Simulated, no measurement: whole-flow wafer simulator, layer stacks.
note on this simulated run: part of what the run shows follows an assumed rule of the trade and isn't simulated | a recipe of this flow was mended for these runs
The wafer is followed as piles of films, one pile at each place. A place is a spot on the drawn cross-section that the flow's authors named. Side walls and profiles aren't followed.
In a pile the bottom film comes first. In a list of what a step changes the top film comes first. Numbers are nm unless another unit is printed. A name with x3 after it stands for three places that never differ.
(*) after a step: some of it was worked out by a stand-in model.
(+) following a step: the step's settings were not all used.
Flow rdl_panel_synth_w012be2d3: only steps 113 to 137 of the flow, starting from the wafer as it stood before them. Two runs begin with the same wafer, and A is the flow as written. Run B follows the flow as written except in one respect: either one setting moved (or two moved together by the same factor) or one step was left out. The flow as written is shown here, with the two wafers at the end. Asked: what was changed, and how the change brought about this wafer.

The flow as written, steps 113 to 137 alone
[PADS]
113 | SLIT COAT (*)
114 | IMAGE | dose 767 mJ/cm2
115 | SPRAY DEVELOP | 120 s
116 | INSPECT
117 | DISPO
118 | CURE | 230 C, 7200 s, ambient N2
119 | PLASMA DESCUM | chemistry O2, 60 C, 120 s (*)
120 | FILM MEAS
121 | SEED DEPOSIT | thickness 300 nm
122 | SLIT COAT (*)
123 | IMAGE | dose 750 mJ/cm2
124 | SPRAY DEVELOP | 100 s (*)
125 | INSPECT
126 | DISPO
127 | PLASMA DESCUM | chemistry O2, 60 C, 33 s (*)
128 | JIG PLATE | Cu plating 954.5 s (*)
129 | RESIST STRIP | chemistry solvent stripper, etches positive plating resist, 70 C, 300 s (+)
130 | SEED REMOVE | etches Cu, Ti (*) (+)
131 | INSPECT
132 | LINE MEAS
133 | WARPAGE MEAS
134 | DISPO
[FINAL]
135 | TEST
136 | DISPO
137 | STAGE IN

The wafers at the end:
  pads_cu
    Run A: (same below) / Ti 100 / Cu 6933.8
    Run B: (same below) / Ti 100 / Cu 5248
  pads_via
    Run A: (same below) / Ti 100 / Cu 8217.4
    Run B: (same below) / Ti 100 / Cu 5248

What caused this: step 128, JIG PLATE: Cu plating 725.4 s was run, whereas the flow has Cu plating 954.5 s.

How this came from the change, step by step:
  128 | JIG PLATE | Cu plating 954.5 s (*)
      pads_cu, pads_land: A Cu gains 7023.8 | B Cu gains 5338
      pads_via: A Cu gains 8307.4 | B Cu gains 5338
